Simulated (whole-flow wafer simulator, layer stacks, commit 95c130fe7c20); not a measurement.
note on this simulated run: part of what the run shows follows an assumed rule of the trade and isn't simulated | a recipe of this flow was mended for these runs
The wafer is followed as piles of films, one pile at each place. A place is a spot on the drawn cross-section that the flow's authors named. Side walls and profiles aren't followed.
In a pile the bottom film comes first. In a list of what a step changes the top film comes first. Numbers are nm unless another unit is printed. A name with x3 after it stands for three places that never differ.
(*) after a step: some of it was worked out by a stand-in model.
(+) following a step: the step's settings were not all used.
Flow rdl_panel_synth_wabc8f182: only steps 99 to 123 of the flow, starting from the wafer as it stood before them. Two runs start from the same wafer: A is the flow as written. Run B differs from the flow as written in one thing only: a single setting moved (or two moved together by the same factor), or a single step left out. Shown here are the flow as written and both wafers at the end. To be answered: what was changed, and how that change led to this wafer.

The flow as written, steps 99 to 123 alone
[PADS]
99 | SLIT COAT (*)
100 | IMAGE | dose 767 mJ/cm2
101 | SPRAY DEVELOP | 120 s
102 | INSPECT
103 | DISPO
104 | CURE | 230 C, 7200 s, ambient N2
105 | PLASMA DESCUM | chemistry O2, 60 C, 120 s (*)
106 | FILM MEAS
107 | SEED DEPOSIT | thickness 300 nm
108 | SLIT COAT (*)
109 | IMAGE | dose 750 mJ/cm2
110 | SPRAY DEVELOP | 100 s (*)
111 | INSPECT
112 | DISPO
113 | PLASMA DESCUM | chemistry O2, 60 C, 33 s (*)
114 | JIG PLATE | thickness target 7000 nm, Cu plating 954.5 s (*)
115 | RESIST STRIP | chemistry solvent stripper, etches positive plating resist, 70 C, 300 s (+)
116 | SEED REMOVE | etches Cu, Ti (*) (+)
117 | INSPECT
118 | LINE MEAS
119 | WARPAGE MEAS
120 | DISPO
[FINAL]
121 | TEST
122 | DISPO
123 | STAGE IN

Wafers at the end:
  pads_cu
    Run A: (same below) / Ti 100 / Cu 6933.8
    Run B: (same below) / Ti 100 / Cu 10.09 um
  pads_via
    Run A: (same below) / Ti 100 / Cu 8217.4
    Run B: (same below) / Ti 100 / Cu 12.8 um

What caused this: step 114, JIG PLATE: Cu plating 1384 s was run, while the flow as written has Cu plating 954.5 s.

How this came from the change, step by step:
  114 | JIG PLATE | thickness target 7000 nm, Cu plating 954.5 s (*)
      pads_cu, pads_land: A Cu gains 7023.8 | B Cu gains 10.18 um
      pads_via: A Cu gains 8307.4 | B Cu gains 12.89 um
